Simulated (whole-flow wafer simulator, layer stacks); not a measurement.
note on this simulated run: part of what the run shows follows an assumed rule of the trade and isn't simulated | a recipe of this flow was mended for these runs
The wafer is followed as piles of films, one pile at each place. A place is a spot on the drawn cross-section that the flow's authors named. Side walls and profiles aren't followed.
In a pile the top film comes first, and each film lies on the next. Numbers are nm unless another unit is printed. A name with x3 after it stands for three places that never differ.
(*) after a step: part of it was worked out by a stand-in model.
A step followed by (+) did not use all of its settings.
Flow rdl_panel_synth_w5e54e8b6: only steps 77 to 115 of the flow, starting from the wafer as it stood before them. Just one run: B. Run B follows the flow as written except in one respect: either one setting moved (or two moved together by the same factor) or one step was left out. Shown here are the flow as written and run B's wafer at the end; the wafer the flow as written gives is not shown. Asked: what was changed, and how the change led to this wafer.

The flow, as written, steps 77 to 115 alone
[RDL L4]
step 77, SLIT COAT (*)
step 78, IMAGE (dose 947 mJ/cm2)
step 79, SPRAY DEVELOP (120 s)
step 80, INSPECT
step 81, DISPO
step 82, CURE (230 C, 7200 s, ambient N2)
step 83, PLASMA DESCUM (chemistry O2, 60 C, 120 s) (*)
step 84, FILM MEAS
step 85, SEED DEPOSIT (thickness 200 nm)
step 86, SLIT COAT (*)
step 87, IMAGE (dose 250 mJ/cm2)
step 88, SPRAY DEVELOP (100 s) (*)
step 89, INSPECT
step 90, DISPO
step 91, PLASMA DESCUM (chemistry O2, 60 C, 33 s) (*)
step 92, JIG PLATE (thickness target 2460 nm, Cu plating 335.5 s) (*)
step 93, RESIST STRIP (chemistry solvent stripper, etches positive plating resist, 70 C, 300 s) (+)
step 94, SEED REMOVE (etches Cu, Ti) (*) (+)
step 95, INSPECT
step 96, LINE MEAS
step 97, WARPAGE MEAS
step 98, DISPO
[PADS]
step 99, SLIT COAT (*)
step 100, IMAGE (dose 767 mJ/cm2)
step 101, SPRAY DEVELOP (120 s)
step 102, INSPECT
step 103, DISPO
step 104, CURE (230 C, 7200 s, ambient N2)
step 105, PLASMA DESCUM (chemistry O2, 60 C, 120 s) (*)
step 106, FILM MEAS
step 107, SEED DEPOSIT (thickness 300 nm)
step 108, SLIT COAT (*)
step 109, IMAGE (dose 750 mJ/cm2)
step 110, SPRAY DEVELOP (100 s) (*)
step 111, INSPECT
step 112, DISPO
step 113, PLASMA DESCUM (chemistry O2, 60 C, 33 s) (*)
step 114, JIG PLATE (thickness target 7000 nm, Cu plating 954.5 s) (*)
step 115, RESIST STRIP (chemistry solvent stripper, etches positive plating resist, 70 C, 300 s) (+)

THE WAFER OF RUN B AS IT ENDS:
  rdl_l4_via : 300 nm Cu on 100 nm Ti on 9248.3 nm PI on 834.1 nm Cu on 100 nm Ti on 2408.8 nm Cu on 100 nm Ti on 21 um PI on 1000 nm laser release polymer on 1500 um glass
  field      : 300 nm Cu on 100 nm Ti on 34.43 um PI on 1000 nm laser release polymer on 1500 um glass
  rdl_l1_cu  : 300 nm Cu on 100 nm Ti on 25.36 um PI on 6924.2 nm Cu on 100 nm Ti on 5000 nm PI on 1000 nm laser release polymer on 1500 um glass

The reason: step 92, JIG PLATE: Cu plating 121.5 s was run, while the flow as written has Cu plating 335.5 s.

How this came from the change, step by step:
  step 92, JIG PLATE (thickness target 2460 nm, Cu plating 335.5 s) (*)
      rdl_l4_cu, rdl_l4_land, rdl_l4_via, pads_land, pads_via: +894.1 Cu (in the flow as written it would be: +2468.8 Cu)
  step 99, SLIT COAT (*)
      rdl_l4_via: +9248.3 PI (new film) (in the flow as written it would be: +10.89 um PI (new film))
      field: +5321.5 PI (in the flow as written it would be: +5893.8 PI)
      (as well as at 19 more places)
  step 108, SLIT COAT (*)
      rdl_l3_space: +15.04 um ILINE-POS-THICK-GRADE-A (new film) (in the flow as written it would be: +15.03 um ILINE-POS-THICK-GRADE-A (new film))
      rdl_l3_land: +14.84 um ILINE-POS-THICK-GRADE-A (new film) (in the flow as written it would be: +14.85 um ILINE-POS-THICK-GRADE-A (new film))
      (as well as at 9 more places)
  step 110, SPRAY DEVELOP (100 s) (*)
      pads_cu: -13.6 um ILINE-POS-THICK-GRADE-A (all of it) (in the flow as written it would be: -13.68 um ILINE-POS-THICK-GRADE-A (all of it))
      pads_land: -13.25 um ILINE-POS-THICK-GRADE-A (all of it) (in the flow as written it would be: -13.11 um ILINE-POS-THICK-GRADE-A (all of it))
      (as well as at 1 more place)
  step 114, JIG PLATE (thickness target 7000 nm, Cu plating 954.5 s) (*)
      pads_via: +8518 Cu (in the flow as written it would be: +8307.4 Cu)
  step 115, RESIST STRIP (chemistry solvent stripper, etches positive plating resist, 70 C, 300 s) (+)
      rdl_l1_space: -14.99 um ILINE-POS-THICK-GRADE-A (all of it) (in the flow as written it would be: -14.98 um ILINE-POS-THICK-GRADE-A (all of it))
      rdl_l3_space: -15.01 um ILINE-POS-THICK-GRADE-A (all of it) (in the flow as written it would be: -15 um ILINE-POS-THICK-GRADE-A (all of it))
      (as well as at 7 more places)
